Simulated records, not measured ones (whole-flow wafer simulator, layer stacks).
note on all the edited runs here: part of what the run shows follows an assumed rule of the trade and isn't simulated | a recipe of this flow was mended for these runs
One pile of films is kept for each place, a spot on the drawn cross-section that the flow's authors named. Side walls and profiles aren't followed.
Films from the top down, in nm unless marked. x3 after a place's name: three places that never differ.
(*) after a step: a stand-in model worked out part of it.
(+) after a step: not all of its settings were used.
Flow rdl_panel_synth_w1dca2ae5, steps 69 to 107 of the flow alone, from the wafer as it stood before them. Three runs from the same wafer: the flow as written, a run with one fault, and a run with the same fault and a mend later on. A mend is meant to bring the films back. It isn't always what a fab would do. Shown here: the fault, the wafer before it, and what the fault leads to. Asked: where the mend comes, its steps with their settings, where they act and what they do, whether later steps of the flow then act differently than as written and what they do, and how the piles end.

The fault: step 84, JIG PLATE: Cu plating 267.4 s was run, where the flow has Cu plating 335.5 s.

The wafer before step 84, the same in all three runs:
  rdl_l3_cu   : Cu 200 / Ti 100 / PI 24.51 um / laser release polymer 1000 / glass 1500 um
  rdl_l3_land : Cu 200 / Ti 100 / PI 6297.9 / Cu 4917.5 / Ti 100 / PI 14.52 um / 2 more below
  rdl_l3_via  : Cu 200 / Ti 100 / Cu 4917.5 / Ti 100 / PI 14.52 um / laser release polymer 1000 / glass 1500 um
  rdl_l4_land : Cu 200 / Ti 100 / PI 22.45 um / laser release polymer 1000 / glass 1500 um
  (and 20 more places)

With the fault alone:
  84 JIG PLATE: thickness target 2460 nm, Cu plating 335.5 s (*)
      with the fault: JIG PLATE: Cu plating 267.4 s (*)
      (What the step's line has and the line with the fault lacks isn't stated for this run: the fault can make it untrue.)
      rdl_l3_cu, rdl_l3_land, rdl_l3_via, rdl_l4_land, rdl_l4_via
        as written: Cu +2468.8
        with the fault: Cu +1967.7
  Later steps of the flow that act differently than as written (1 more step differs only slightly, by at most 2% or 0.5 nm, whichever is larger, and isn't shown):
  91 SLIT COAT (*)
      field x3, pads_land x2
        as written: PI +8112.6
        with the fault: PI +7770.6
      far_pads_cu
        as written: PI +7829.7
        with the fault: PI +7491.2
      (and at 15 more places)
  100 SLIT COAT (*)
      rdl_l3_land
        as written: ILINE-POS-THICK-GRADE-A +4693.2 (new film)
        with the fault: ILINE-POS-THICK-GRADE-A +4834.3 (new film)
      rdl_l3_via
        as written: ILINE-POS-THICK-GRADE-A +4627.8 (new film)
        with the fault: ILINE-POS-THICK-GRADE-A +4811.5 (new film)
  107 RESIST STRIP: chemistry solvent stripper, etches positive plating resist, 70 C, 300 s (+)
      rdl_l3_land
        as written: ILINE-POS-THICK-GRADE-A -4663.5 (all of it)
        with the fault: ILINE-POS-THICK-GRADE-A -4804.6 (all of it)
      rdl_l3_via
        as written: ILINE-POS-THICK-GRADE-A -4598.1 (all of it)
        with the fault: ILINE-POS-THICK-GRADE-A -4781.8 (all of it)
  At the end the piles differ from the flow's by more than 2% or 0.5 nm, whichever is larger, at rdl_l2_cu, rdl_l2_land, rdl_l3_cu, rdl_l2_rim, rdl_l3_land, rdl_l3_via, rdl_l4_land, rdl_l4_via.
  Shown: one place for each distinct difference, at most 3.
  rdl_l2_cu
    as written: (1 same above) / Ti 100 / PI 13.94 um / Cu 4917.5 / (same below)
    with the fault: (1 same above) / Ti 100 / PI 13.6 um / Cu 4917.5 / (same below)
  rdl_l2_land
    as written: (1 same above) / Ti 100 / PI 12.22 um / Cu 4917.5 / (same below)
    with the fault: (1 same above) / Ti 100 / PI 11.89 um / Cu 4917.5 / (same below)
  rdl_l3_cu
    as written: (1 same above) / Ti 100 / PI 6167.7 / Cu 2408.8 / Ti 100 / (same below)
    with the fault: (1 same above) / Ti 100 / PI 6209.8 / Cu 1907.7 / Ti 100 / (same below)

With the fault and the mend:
  The mend comes after step 84.
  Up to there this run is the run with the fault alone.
  84a JIG PLATE: Cu plating 68.11 s (*) (the flow's step 84 once more, with other settings)
      rdl_l3_cu, rdl_l3_land, rdl_l3_via, rdl_l4_land, rdl_l4_via
        Cu +501.2
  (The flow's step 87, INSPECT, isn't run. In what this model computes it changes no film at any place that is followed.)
  No later step of the flow acts differently than as written, at any place that is followed, by more than 2% or 0.5 nm, whichever is larger.
  At the end the piles differ from the flow's only slightly at the places that both follow, by at most 2% or 0.5 nm, whichever is larger.
